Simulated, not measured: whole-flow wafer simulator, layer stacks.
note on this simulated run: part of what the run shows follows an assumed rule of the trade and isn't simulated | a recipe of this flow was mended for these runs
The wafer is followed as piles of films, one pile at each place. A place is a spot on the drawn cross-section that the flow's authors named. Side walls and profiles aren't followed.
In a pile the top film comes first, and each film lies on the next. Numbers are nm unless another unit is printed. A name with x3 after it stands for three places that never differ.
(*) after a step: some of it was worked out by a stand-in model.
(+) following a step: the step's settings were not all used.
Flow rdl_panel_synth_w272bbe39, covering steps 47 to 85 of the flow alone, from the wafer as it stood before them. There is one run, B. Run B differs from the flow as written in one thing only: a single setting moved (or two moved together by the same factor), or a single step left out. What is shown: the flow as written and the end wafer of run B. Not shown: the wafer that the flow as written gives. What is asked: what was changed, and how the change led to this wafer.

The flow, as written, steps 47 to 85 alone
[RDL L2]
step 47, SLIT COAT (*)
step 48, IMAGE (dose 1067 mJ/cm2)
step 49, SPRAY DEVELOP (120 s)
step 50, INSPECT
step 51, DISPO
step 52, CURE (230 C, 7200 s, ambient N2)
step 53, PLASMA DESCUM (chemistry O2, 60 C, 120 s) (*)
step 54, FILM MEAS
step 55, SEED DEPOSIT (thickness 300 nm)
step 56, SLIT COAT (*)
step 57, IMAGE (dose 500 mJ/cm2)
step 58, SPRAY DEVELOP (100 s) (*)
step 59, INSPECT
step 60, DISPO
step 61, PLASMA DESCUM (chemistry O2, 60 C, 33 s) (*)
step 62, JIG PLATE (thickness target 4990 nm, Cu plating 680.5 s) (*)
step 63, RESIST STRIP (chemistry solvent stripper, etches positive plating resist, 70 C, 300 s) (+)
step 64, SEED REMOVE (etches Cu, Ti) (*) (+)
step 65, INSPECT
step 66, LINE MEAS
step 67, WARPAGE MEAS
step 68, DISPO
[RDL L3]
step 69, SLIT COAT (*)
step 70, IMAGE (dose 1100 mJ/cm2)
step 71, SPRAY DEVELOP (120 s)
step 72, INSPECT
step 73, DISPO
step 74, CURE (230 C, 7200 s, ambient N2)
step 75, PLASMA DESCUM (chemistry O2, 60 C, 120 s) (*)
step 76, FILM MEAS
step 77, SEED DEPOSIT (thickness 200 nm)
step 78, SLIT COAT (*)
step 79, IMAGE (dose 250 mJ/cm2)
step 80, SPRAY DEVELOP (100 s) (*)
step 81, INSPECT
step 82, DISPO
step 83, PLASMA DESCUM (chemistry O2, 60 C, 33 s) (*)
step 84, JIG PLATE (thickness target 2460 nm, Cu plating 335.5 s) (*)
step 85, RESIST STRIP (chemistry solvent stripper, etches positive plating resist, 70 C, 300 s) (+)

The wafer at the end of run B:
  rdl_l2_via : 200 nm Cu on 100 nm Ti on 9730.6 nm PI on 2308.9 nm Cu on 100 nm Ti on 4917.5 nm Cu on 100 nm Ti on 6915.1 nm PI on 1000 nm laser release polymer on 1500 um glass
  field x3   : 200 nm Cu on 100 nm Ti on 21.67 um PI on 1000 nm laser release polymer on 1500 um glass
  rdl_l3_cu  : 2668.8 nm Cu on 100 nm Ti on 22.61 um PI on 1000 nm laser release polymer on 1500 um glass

Cause: step 62, JIG PLATE: Cu plating 326 s was run, whereas the flow has Cu plating 680.5 s.

The path from the change to this, step by step:
  step 62, JIG PLATE (thickness target 4990 nm, Cu plating 680.5 s) (*)
      rdl_l2_cu, rdl_l2_land, rdl_l2_via, rdl_l2_rim, rdl_l3_land, rdl_l3_via: Cu gains 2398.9 (as written it would have been: Cu gains 5007.5)
  step 69, SLIT COAT (*)
      rdl_l2_space: PI gains 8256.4 (as written it would have been: PI gains 10.31 um)
      rdl_l2_via: PI gains 9730.6 (new film) (as written it would have been: PI gains 11.04 um (new film))
      (and at 16 other places as well)
  step 78, SLIT COAT (*)
      rdl_l2_cu: ILINE-POS-THICK-GRADE-A gains 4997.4 (new film) (as written it would have been: ILINE-POS-THICK-GRADE-A gains 5163.2 (new film))
      rdl_l2_space: ILINE-POS-THICK-GRADE-A gains 5179.4 (new film) (as written it would have been: ILINE-POS-THICK-GRADE-A gains 5535.4 (new film))
      (and at 7 other places as well)
  step 80, SPRAY DEVELOP (100 s) (*)
      rdl_l3_cu: ILINE-POS-THICK-GRADE-A loses 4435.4 (all of it) (as written it would have been: ILINE-POS-THICK-GRADE-A loses 4624.3 (all of it))
      rdl_l3_land: ILINE-POS-THICK-GRADE-A loses 3061.7 (all of it) (as written it would have been: ILINE-POS-THICK-GRADE-A loses 2880.1 (all of it))
      (and at 1 other place as well)
  step 85, RESIST STRIP (chemistry solvent stripper, etches positive plating resist, 70 C, 300 s) (+)
      rdl_l2_cu: ILINE-POS-THICK-GRADE-A loses 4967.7 (all of it) (as written it would have been: ILINE-POS-THICK-GRADE-A loses 5133.5 (all of it))
      rdl_l2_space: ILINE-POS-THICK-GRADE-A loses 5149.7 (all of it) (as written it would have been: ILINE-POS-THICK-GRADE-A loses 5505.7 (all of it))
      (and at 4 other places as well)
